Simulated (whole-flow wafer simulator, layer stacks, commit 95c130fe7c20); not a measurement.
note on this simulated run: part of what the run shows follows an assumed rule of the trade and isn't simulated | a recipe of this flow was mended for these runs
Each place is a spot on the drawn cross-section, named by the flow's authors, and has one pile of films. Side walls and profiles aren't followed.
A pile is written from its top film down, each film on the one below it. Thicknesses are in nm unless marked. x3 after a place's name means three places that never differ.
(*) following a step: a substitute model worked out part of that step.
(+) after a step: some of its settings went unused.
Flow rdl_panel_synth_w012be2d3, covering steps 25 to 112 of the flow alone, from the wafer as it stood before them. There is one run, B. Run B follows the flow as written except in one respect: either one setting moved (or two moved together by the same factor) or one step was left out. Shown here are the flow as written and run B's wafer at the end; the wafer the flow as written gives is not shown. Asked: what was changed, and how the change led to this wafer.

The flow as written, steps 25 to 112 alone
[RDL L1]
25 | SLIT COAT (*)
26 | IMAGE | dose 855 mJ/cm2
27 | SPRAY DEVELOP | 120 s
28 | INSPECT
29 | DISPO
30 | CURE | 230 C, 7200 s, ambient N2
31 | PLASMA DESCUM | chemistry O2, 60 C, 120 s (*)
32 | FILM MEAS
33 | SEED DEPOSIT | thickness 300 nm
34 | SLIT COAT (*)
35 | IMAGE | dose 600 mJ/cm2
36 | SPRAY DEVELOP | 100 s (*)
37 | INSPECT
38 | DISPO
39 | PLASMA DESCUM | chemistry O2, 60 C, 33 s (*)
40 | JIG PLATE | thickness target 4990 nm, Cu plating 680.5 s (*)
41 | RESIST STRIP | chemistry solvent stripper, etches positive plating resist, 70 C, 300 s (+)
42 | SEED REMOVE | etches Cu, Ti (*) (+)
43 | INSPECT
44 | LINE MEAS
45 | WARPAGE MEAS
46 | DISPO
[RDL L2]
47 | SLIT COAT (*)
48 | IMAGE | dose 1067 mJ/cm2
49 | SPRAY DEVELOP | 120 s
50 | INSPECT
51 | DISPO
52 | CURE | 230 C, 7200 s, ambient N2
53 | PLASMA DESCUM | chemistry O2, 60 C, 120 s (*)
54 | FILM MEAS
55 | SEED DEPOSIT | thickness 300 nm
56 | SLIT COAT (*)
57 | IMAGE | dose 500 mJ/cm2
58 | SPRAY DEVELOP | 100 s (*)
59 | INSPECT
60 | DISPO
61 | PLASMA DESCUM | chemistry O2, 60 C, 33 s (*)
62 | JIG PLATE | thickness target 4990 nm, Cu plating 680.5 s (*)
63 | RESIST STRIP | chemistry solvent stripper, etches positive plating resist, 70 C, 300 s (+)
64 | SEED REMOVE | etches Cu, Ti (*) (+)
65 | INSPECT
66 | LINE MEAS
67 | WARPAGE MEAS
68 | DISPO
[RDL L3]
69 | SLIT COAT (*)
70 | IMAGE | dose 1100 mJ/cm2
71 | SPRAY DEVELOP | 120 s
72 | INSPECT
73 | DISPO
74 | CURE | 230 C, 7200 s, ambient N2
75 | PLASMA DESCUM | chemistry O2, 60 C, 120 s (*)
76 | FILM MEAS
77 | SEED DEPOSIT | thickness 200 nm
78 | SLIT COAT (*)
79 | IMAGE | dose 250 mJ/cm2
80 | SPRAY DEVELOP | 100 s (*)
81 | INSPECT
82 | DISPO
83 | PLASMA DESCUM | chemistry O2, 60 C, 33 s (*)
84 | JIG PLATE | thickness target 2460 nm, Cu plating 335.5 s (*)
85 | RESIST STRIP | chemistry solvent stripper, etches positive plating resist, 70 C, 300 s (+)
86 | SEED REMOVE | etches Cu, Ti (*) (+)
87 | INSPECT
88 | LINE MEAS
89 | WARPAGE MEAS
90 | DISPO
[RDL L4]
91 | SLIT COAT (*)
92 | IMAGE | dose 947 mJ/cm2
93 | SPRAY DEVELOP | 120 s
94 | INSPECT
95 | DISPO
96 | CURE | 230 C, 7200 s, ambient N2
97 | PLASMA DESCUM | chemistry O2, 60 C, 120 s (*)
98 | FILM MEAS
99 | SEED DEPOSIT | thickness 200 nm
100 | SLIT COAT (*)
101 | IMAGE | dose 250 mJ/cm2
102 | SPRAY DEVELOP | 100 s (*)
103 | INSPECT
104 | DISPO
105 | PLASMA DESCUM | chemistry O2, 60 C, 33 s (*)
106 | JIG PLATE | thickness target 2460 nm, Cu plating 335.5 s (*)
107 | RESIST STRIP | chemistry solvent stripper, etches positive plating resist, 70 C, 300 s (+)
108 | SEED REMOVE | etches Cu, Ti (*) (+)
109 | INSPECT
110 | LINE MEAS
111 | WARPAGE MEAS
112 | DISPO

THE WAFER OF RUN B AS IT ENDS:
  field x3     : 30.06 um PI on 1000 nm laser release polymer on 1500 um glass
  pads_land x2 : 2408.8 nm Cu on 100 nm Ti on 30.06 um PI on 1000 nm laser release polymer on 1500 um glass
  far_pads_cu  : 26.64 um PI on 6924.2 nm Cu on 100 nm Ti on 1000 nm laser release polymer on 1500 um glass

The reason: step 40, JIG PLATE: Cu plating 374.3 s was run, while the flow as written has Cu plating 680.5 s.

The path from the change to this, step by step:
  40 | JIG PLATE | thickness target 4990 nm, Cu plating 680.5 s (*)
      rdl_l1_cu, rdl_l1_land, rdl_l1_via, rdl_l1_rim, rdl_l2_land, rdl_l2_via: Cu gains 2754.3 (as written it would have been: Cu gains 5007.5)
  47 | SLIT COAT (*)
      field x3, rdl_l3_cu, rdl_l3_space and 9 more: PI gains 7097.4 (as written it would have been: PI gains 7600.9)
      rdl_l2_cu, rdl_l2_space: PI gains 7801.6 (as written it would have been: PI gains 8899.9)
      (and at 5 other places as well)
  56 | SLIT COAT (*)
      rdl_l1_via: ILINE-POS-THICK-GRADE-A gains 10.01 um (new film) (as written it would have been: ILINE-POS-THICK-GRADE-A gains 9582.7 (new film))
      rdl_l2_cu, rdl_l2_space: ILINE-POS-THICK-GRADE-A gains 9589.2 (new film) (as written it would have been: ILINE-POS-THICK-GRADE-A gains 9884.2 (new film))
      (and at 7 other places as well)
  58 | SPRAY DEVELOP | 100 s (*)
      rdl_l2_cu: ILINE-POS-THICK-GRADE-A loses 9589.2 (all of it) (as written it would have been: ILINE-POS-THICK-GRADE-A loses 9884.2 (all of it))
      rdl_l2_land: ILINE-POS-THICK-GRADE-A loses 7752 (all of it) (as written it would have been: ILINE-POS-THICK-GRADE-A loses 7416.3 (all of it))
      (and at 1 other place as well)
  63 | RESIST STRIP | chemistry solvent stripper, etches positive plating resist, 70 C, 300 s (+)
      far_pads_cu: ILINE-POS-THICK-GRADE-A loses 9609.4 (all of it) (as written it would have been: ILINE-POS-THICK-GRADE-A loses 9903.4 (all of it))
      rdl_l1_cu: ILINE-POS-THICK-GRADE-A loses 10.2 um (all of it) (as written it would have been: ILINE-POS-THICK-GRADE-A loses 10.01 um (all of it))
      (and at 5 other places as well)
  69 | SLIT COAT (*)
      rdl_l2_space: PI gains 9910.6 (as written it would have been: PI gains 10.31 um)
      far_pads_cu: PI gains 7619.9 (as written it would have been: PI gains 7887)
      (and at 8 other places as well)
  78 | SLIT COAT (*)
      far_pads_cu: ILINE-POS-THICK-GRADE-A gains 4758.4 (new film) (as written it would have been: ILINE-POS-THICK-GRADE-A gains 4858.1 (new film))
      rdl_l1_land: ILINE-POS-THICK-GRADE-A gains 4540.5 (new film) (as written it would have been: ILINE-POS-THICK-GRADE-A gains 4415.5 (new film))
      (and at 4 other places as well)
  85 | RESIST STRIP | chemistry solvent stripper, etches positive plating resist, 70 C, 300 s (+)
      far_pads_cu: ILINE-POS-THICK-GRADE-A loses 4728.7 (all of it) (as written it would have been: ILINE-POS-THICK-GRADE-A loses 4828.4 (all of it))
      rdl_l1_land: ILINE-POS-THICK-GRADE-A loses 4510.8 (all of it) (as written it would have been: ILINE-POS-THICK-GRADE-A loses 4385.8 (all of it))
      (and at 4 other places as well)
  91 | SLIT COAT (*)
      rdl_l1_cu: PI gains 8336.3 (as written it would have been: PI gains 8062.8)
      rdl_l1_space: PI gains 8433.2 (as written it would have been: PI gains 8218.5)
      (and at 3 other places as well)
  100 | SLIT COAT (*)
      rdl_l1_cu: ILINE-POS-THICK-GRADE-A gains 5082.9 (new film) (as written it would have been: ILINE-POS-THICK-GRADE-A gains 5202.8 (new film))
      rdl_l1_space: ILINE-POS-THICK-GRADE-A gains 5076.6 (new film) (as written it would have been: ILINE-POS-THICK-GRADE-A gains 5250.1 (new film))
      (and at 1 other place as well)
  107 | RESIST STRIP | chemistry solvent stripper, etches positive plating resist, 70 C, 300 s (+)
      rdl_l1_cu: ILINE-POS-THICK-GRADE-A loses 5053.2 (all of it) (as written it would have been: ILINE-POS-THICK-GRADE-A loses 5173.1 (all of it))
      rdl_l1_space: ILINE-POS-THICK-GRADE-A loses 5046.9 (all of it) (as written it would have been: ILINE-POS-THICK-GRADE-A loses 5220.4 (all of it))
      (and at 1 other place as well)
